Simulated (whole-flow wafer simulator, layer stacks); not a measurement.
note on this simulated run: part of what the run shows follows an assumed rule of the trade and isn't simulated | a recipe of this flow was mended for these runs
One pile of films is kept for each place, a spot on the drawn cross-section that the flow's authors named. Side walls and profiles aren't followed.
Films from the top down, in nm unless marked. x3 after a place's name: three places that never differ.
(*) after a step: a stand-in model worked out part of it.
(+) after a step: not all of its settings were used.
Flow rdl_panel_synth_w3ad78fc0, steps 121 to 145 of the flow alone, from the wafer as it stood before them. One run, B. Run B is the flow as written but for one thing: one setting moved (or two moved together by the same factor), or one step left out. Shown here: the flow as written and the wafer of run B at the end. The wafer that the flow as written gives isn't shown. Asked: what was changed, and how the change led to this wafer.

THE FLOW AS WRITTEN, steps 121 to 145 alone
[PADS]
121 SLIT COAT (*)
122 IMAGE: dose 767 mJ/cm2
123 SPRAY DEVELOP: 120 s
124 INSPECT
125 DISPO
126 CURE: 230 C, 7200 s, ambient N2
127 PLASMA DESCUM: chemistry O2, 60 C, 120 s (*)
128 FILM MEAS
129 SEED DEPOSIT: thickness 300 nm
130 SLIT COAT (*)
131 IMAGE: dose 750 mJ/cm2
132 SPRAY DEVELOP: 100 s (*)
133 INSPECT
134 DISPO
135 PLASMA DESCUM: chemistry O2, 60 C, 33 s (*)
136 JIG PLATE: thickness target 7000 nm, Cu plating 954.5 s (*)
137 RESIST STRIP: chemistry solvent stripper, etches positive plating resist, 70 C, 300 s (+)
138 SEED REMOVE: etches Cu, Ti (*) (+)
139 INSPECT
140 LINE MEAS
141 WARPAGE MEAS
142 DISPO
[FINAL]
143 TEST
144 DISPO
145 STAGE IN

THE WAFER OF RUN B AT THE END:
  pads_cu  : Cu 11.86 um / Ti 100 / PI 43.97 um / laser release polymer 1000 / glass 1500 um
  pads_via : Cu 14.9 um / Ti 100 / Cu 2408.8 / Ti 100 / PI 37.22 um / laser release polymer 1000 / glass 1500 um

The cause: step 136, JIG PLATE: Cu plating 1624 s was run, where the flow has Cu plating 954.5 s.

How the change led to this, step by step:
  136 JIG PLATE: thickness target 7000 nm, Cu plating 954.5 s (*)
      pads_cu, pads_land: Cu +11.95 um (as written it would be: Cu +7023.8)
      pads_via: Cu +14.99 um (as written it would be: Cu +8307.4)
